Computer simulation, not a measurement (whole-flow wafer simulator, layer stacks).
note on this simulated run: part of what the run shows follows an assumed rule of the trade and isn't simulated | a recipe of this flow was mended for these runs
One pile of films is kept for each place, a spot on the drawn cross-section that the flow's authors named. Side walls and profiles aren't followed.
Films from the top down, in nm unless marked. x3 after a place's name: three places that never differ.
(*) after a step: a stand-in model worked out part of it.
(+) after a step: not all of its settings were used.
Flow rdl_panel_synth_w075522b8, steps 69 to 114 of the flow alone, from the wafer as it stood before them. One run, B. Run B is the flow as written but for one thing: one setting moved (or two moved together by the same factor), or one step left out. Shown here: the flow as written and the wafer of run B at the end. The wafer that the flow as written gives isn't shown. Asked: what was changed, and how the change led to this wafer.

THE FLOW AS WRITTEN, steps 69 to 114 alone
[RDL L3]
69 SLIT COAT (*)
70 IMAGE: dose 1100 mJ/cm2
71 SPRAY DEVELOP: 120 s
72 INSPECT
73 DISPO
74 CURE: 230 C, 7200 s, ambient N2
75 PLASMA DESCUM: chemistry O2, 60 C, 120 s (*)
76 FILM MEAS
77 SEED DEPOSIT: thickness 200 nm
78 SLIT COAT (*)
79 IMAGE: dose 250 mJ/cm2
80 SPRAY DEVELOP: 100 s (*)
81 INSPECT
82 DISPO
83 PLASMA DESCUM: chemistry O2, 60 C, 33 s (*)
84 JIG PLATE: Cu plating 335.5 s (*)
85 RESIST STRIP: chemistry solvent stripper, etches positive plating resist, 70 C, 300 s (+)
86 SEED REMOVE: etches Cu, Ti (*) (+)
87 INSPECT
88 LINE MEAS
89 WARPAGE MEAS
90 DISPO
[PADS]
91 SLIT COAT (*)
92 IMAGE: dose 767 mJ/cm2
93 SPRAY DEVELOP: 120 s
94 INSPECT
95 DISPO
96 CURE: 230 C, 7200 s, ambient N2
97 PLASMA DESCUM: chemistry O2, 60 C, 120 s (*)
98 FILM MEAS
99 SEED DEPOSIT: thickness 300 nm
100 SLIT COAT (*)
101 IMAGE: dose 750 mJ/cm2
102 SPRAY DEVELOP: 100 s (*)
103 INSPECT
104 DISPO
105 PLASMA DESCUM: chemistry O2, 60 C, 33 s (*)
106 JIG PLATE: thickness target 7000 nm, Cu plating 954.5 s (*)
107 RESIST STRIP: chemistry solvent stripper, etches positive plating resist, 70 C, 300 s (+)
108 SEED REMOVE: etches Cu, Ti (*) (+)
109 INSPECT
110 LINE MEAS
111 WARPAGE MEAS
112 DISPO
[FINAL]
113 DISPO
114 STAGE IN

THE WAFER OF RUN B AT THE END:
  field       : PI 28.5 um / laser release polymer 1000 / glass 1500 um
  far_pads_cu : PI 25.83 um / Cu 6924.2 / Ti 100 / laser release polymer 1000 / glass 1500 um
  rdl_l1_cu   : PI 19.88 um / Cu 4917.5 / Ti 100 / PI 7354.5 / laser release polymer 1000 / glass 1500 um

The cause: step 84, JIG PLATE: Cu plating 389.2 s was run, where the flow has Cu plating 335.5 s.

How the change led to this, step by step:
  84 JIG PLATE: Cu plating 335.5 s (*)
      rdl_l3_cu, rdl_l3_land, rdl_l3_via, pads_land, pads_via: Cu +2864 (as written it would be: Cu +2468.8)
  91 SLIT COAT (*)
      field: PI +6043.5 (as written it would be: PI +5893.8)
      rdl_l2_cu: PI +6161.9 (as written it would be: PI +6011.4)
      (and at 10 more places)
  100 SLIT COAT (*)
      rdl_l1_land, rdl_l3_land: ILINE-POS-THICK-GRADE-A +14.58 um (new film) (as written it would be: ILINE-POS-THICK-GRADE-A +14.67 um (new film))
      far_pads_cu: ILINE-POS-THICK-GRADE-A +14.84 um (new film) (as written it would be: ILINE-POS-THICK-GRADE-A +14.95 um (new film))
      (and at 11 more places)
  102 SPRAY DEVELOP: 100 s (*)
      pads_cu: ILINE-POS-THICK-GRADE-A -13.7 um (all of it) (as written it would be: ILINE-POS-THICK-GRADE-A -13.68 um (all of it))
      pads_land: ILINE-POS-THICK-GRADE-A -13.08 um (all of it) (as written it would be: ILINE-POS-THICK-GRADE-A -13.11 um (all of it))
      (and at 1 more place)
  107 RESIST STRIP: chemistry solvent stripper, etches positive plating resist, 70 C, 300 s (+)
      rdl_l1_land, rdl_l3_land: ILINE-POS-THICK-GRADE-A -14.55 um (all of it) (as written it would be: ILINE-POS-THICK-GRADE-A -14.64 um (all of it))
      far_pads_cu: ILINE-POS-THICK-GRADE-A -14.81 um (all of it) (as written it would be: ILINE-POS-THICK-GRADE-A -14.92 um (all of it))
      (and at 8 more places)
